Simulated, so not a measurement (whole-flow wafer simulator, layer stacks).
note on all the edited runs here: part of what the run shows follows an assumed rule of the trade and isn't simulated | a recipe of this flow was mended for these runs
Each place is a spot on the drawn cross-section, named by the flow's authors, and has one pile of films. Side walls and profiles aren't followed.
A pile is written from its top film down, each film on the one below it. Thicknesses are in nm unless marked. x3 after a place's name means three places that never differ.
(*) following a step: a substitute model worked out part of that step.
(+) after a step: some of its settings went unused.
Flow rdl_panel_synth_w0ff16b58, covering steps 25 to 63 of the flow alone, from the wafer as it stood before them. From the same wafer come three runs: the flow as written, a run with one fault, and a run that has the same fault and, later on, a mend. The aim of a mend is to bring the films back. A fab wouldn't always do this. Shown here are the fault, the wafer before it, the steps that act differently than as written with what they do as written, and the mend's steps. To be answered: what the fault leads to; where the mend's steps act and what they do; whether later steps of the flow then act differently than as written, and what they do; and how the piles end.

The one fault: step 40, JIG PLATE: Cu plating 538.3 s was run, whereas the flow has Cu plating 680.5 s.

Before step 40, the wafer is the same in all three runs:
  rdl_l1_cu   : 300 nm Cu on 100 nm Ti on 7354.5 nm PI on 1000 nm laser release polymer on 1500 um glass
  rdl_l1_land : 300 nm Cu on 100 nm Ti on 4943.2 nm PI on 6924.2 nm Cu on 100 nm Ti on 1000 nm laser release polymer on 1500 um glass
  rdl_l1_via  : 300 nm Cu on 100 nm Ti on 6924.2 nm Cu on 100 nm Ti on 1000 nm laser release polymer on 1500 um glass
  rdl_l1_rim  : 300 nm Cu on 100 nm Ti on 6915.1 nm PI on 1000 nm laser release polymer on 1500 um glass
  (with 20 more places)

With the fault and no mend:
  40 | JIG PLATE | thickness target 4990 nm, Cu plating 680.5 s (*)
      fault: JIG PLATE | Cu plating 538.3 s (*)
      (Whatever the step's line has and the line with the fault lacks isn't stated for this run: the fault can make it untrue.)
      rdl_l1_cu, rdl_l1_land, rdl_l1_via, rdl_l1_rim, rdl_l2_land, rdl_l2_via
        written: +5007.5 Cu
        fault: +3961.2 Cu
  Steps further on in the flow that do not act as written:
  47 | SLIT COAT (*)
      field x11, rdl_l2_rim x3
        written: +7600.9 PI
        fault: +7365.2 PI
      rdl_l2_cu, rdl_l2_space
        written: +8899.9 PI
        fault: +8385.6 PI
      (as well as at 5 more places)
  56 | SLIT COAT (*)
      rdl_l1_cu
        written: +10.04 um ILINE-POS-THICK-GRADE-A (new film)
        fault: +10.13 um ILINE-POS-THICK-GRADE-A (new film)
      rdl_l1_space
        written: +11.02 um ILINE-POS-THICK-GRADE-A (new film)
        fault: +10.93 um ILINE-POS-THICK-GRADE-A (new film)
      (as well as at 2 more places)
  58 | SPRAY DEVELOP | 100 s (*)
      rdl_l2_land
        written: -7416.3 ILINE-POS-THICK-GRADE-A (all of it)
        fault: -7568.8 ILINE-POS-THICK-GRADE-A (all of it)
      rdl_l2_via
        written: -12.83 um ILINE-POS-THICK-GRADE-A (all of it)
        fault: -13 um ILINE-POS-THICK-GRADE-A (all of it)
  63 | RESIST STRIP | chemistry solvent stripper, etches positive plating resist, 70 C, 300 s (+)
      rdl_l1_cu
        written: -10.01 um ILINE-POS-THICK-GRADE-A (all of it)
        fault: -10.1 um ILINE-POS-THICK-GRADE-A (all of it)
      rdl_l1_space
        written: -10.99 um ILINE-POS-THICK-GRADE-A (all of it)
        fault: -10.9 um ILINE-POS-THICK-GRADE-A (all of it)
  By the end, the piles at far_pads_cu, rdl_l1_cu, rdl_l1_space and 7 more depart from the flow's by more than 2% or 0.5 nm, whichever is larger.
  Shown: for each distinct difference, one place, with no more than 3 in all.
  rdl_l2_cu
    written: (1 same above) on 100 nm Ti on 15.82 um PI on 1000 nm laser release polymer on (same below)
    fault: (1 same above) on 100 nm Ti on 15.3 um PI on 1000 nm laser release polymer on (same below)
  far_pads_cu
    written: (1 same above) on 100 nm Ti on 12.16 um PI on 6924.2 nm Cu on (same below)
    fault: (1 same above) on 100 nm Ti on 11.67 um PI on 6924.2 nm Cu on (same below)
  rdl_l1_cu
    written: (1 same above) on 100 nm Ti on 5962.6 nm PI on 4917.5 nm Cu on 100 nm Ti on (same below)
    fault: (1 same above) on 100 nm Ti on 6248.1 nm PI on 3871.2 nm Cu on 100 nm Ti on (same below)

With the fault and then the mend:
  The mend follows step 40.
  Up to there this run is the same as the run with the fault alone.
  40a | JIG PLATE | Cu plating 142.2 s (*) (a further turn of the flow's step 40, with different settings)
      rdl_l1_cu, rdl_l1_land, rdl_l1_via, rdl_l1_rim, rdl_l2_land, rdl_l2_via
        +1046.4 Cu
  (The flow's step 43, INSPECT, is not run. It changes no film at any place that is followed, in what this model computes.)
  Later steps of the flow that are run all act as written at every place that is followed.
  By the end, the piles equal the flow's at every place that both follow.
